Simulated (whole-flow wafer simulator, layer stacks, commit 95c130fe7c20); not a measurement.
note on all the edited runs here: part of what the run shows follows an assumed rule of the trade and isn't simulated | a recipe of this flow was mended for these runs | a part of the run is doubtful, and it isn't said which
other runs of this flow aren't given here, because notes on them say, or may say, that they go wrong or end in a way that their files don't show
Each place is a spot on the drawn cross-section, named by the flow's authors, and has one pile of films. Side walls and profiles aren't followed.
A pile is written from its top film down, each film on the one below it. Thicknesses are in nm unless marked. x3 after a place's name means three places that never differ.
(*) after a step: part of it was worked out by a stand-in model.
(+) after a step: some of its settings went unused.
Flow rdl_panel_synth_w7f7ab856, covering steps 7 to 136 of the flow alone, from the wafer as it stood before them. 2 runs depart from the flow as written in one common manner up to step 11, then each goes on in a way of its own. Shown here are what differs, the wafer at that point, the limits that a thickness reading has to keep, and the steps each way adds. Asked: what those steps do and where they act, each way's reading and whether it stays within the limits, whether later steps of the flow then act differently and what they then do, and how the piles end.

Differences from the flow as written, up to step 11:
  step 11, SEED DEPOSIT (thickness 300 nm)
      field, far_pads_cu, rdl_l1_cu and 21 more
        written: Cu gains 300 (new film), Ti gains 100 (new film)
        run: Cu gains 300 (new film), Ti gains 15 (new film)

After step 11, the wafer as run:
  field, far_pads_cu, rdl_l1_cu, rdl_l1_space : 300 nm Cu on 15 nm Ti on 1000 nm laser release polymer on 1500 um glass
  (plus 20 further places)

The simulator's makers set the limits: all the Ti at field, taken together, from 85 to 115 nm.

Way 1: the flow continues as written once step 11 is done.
  Reading after step 11: 15 nm, not within the limits.
  Steps later in the flow that act otherwise than as written (9 more steps, not shown, differ only slightly: by at most 2% or 0.5 nm, whichever is larger):
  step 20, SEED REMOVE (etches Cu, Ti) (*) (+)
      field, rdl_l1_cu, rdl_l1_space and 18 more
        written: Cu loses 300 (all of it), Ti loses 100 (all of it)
        way: Cu loses 300 (all of it), Ti loses 15 (all of it)
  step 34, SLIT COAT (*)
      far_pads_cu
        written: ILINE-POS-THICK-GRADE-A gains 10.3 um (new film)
        way: ILINE-POS-THICK-GRADE-A gains 10.57 um (new film)
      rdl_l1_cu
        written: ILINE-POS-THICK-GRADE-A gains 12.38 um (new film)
        way: ILINE-POS-THICK-GRADE-A gains 12.81 um (new film)
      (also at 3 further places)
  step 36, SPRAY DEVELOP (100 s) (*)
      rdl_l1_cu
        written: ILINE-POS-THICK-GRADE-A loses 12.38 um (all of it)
        way: ILINE-POS-THICK-GRADE-A loses 12.81 um (all of it)
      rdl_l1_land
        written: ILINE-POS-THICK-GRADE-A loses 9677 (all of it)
        way: ILINE-POS-THICK-GRADE-A loses 9913.6 (all of it)
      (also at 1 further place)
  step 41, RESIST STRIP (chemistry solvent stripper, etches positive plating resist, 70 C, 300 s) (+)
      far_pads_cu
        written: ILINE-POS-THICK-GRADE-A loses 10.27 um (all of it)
        way: ILINE-POS-THICK-GRADE-A loses 10.54 um (all of it)
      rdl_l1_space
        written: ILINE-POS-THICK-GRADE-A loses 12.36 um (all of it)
        way: ILINE-POS-THICK-GRADE-A loses 12.84 um (all of it)
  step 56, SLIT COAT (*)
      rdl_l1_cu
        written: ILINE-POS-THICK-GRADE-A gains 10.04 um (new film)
        way: ILINE-POS-THICK-GRADE-A gains 10.03 um (new film)
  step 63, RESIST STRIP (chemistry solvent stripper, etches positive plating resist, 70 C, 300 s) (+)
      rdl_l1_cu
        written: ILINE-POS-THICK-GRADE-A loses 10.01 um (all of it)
        way: ILINE-POS-THICK-GRADE-A loses 10 um (all of it)
  The piles end different from the flow's at far_pads_cu, rdl_l1_land, rdl_l1_via by more than 2% or 0.5 nm, whichever is larger.
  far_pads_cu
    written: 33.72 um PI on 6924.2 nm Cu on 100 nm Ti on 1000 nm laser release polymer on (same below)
    way: 33.74 um PI on 6924.2 nm Cu on 15 nm Ti on 1000 nm laser release polymer on (same below)
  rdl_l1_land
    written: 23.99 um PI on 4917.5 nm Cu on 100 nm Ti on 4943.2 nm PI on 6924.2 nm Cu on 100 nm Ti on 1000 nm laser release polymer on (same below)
    way: 24.01 um PI on 4917.5 nm Cu on 100 nm Ti on 4943.9 nm PI on 6924.2 nm Cu on 15 nm Ti on 1000 nm laser release polymer on (same below)
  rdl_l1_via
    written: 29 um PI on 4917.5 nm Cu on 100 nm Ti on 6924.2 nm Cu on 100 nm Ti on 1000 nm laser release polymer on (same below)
    way: 29.02 um PI on 4917.5 nm Cu on 100 nm Ti on 6924.2 nm Cu on 15 nm Ti on 1000 nm laser release polymer on (same below)

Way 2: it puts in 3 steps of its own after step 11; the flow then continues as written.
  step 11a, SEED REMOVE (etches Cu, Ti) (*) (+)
      field, far_pads_cu, rdl_l1_cu and 21 more
        Cu loses 300 (all of it), Ti loses 15 (all of it)
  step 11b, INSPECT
      leaves every film unchanged at each place that is followed
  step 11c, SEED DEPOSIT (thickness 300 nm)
      field, far_pads_cu, rdl_l1_cu and 21 more
        Cu gains 300 (new film), Ti gains 100 (new film)
  Reading after step 11c: 100 nm, inside the limits.
  Later steps of the flow that are run all act as written at every place that is followed.
  At every place that both follow, the piles at the end match the flow's.

The limits are kept by: way 2. They are not kept by: way 1.
